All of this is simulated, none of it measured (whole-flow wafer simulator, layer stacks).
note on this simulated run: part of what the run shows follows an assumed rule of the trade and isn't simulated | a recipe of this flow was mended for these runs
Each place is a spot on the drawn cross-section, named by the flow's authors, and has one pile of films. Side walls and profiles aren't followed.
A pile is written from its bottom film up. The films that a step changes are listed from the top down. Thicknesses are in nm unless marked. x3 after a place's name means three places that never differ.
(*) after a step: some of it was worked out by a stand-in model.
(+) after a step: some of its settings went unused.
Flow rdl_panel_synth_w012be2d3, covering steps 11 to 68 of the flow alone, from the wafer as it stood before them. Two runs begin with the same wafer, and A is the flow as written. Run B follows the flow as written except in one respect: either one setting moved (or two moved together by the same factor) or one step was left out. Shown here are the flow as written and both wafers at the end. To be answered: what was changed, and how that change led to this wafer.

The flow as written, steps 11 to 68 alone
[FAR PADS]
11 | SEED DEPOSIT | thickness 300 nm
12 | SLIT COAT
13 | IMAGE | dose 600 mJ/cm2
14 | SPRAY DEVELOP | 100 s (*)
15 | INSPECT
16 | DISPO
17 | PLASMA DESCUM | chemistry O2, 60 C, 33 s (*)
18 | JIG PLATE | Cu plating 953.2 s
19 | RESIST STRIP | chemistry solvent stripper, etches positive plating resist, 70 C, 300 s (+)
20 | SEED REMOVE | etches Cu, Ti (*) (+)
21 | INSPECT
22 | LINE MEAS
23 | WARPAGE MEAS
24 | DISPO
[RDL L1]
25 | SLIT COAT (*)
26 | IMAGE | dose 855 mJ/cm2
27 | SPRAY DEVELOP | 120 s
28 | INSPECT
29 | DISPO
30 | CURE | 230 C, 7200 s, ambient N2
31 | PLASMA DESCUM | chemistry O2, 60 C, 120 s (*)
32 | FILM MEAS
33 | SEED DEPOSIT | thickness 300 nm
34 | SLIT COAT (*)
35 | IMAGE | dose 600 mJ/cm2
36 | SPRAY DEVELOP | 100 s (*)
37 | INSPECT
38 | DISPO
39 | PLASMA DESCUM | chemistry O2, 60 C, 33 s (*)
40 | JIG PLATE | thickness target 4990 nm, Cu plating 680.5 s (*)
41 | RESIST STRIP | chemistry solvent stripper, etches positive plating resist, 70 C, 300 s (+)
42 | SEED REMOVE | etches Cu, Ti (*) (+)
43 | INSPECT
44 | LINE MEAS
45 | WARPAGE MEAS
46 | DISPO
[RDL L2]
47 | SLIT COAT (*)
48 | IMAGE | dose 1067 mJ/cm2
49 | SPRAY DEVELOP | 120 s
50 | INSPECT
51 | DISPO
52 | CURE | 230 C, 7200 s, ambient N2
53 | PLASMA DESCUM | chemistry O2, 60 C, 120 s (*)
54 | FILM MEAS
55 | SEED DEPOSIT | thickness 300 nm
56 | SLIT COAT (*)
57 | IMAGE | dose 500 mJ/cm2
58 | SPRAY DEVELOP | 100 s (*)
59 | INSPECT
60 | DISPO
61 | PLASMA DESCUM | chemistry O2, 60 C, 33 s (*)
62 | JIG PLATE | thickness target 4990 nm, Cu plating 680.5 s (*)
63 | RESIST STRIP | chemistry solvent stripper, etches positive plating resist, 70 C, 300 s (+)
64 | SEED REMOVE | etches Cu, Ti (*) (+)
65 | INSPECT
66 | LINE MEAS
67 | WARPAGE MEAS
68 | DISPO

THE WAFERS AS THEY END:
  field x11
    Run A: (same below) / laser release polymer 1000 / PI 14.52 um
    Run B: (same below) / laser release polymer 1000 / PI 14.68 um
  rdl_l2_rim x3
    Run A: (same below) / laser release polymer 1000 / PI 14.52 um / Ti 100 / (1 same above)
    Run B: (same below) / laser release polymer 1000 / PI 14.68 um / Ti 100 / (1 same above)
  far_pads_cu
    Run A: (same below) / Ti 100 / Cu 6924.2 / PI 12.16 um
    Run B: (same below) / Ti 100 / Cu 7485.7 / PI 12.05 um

What caused this: step 18, JIG PLATE: Cu plating 1030 s was run, while the flow as written has Cu plating 953.2 s.

Step by step, how the change led to this:
  18 | JIG PLATE | Cu plating 953.2 s
      far_pads_cu, rdl_l1_land, rdl_l1_via: A Cu gains 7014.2 | B Cu gains 7575.7
  25 | SLIT COAT (*)
      field x11, rdl_l2_cu, rdl_l2_space, rdl_l1_rim, rdl_l2_land, rdl_l2_via, rdl_l2_rim x3: A PI gains 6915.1 (new film) | B PI gains 7081.5 (new film)
      rdl_l1_cu: A PI gains 7354.5 (new film) | B PI gains 7556.3 (new film)
      (also at 1 further place)
  34 | SLIT COAT (*)
      far_pads_cu: A ILINE-POS-THICK-GRADE-A gains 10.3 um (new film) | B ILINE-POS-THICK-GRADE-A gains 10.21 um (new film)
      rdl_l1_cu: A ILINE-POS-THICK-GRADE-A gains 12.38 um (new film) | B ILINE-POS-THICK-GRADE-A gains 12.42 um (new film)
      (also at 2 further places)
  36 | SPRAY DEVELOP | 100 s (*)
      rdl_l1_cu: A ILINE-POS-THICK-GRADE-A loses 12.38 um (all of it) | B ILINE-POS-THICK-GRADE-A loses 12.42 um (all of it)
      rdl_l1_via: A ILINE-POS-THICK-GRADE-A loses 13.33 um (all of it) | B ILINE-POS-THICK-GRADE-A loses 13.22 um (all of it)
  41 | RESIST STRIP | chemistry solvent stripper, etches positive plating resist, 70 C, 300 s (+)
      far_pads_cu: A ILINE-POS-THICK-GRADE-A loses 10.27 um (all of it) | B ILINE-POS-THICK-GRADE-A loses 10.18 um (all of it)
      rdl_l1_space: A ILINE-POS-THICK-GRADE-A loses 12.36 um (all of it) | B ILINE-POS-THICK-GRADE-A loses 12.4 um (all of it)
  47 | SLIT COAT (*)
      rdl_l1_space: A PI gains 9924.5 | B PI gains 10.02 um
  56 | SLIT COAT (*)
      rdl_l1_cu: A ILINE-POS-THICK-GRADE-A gains 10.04 um (new film) | B ILINE-POS-THICK-GRADE-A gains 10.1 um (new film)
      rdl_l1_space: A ILINE-POS-THICK-GRADE-A gains 11.02 um (new film) | B ILINE-POS-THICK-GRADE-A gains 11.08 um (new film)
  63 | RESIST STRIP | chemistry solvent stripper, etches positive plating resist, 70 C, 300 s (+)
      rdl_l1_cu: A ILINE-POS-THICK-GRADE-A loses 10.01 um (all of it) | B ILINE-POS-THICK-GRADE-A loses 10.07 um (all of it)
      rdl_l1_space: A ILINE-POS-THICK-GRADE-A loses 10.99 um (all of it) | B ILINE-POS-THICK-GRADE-A loses 11.05 um (all of it)
